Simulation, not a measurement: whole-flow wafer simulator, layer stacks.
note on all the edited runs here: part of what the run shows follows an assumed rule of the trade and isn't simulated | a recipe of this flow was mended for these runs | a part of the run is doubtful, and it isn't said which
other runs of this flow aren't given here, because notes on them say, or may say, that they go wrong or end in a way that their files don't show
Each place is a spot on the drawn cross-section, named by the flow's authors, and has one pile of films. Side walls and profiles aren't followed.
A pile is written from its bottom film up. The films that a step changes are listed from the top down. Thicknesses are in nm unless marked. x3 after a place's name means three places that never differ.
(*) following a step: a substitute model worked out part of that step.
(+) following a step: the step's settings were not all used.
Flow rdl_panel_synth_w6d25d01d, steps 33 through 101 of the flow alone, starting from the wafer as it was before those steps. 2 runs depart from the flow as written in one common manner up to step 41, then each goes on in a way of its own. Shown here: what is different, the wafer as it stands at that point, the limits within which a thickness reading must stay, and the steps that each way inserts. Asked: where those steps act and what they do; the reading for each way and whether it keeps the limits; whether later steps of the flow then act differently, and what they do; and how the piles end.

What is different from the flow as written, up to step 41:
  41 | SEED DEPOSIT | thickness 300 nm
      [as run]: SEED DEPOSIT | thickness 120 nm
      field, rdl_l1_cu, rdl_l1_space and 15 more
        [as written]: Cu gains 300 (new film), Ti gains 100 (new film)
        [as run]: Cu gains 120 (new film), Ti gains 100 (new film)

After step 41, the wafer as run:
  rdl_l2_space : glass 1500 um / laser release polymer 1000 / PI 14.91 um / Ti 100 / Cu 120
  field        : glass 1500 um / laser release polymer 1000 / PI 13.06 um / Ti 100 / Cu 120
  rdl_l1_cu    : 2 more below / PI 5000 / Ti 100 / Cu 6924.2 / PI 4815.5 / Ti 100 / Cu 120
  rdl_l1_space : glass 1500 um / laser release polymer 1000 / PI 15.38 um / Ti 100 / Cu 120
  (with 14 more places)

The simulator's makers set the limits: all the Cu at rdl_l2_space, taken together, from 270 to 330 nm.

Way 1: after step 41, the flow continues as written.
  Reading after step 41: 120 nm, not within the limits.
  Steps later in the flow that act otherwise than as written (not shown: 3 more steps that differ only slightly, by at most 2% or 0.5 nm, whichever is larger):
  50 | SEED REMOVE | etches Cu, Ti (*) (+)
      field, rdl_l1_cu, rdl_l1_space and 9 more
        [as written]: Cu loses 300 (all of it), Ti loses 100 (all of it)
        [this way]: Cu loses 120 (all of it), Ti loses 100 (all of it)
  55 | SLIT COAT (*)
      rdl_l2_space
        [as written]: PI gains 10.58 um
        [this way]: PI gains 10.44 um
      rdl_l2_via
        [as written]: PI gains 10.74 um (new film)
        [this way]: PI gains 10.72 um (new film)
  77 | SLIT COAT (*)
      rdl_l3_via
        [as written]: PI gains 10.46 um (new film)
        [this way]: PI gains 10.48 um (new film)
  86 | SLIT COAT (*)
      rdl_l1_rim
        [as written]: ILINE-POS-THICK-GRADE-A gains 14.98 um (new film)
        [this way]: ILINE-POS-THICK-GRADE-A gains 14.97 um (new film)
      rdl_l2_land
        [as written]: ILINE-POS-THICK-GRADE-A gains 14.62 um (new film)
        [this way]: ILINE-POS-THICK-GRADE-A gains 14.63 um (new film)
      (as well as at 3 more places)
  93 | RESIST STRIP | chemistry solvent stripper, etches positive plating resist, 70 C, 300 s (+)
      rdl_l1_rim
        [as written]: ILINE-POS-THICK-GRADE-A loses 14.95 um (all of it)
        [this way]: ILINE-POS-THICK-GRADE-A loses 14.94 um (all of it)
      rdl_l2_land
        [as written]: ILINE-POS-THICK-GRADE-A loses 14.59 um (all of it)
        [this way]: ILINE-POS-THICK-GRADE-A loses 14.6 um (all of it)
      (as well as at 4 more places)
  At rdl_l2_cu, rdl_l2_land, rdl_l2_via, rdl_l2_rim, rdl_l3_land, rdl_l3_via, the piles at the end differ from the flow's by more than 2% or 0.5 nm, whichever is larger.
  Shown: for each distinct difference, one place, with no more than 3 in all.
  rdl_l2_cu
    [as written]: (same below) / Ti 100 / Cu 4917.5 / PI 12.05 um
    [this way]: (same below) / Ti 100 / Cu 4737.5 / PI 12.09 um
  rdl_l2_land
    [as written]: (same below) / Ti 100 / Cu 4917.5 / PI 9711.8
    [this way]: (same below) / Ti 100 / Cu 4737.5 / PI 9728.6
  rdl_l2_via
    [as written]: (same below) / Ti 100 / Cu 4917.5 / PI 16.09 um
    [this way]: (same below) / Ti 100 / Cu 4737.5 / PI 16.09 um

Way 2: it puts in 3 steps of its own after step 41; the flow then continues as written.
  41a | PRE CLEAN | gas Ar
      leaves every film unchanged at each place that is followed
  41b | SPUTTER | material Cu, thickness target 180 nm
      field, rdl_l1_cu, rdl_l1_space and 15 more
        Cu gains 180
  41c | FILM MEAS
      leaves every film unchanged at each place that is followed
  Reading after step 41c: 300 nm, inside the limits.
  None of the later steps of the flow acts differently than as written at any place that is followed.
  By the end, the piles equal the flow's at every place that both follow.

Inside the limits: way 2. Outside the limits: way 1.
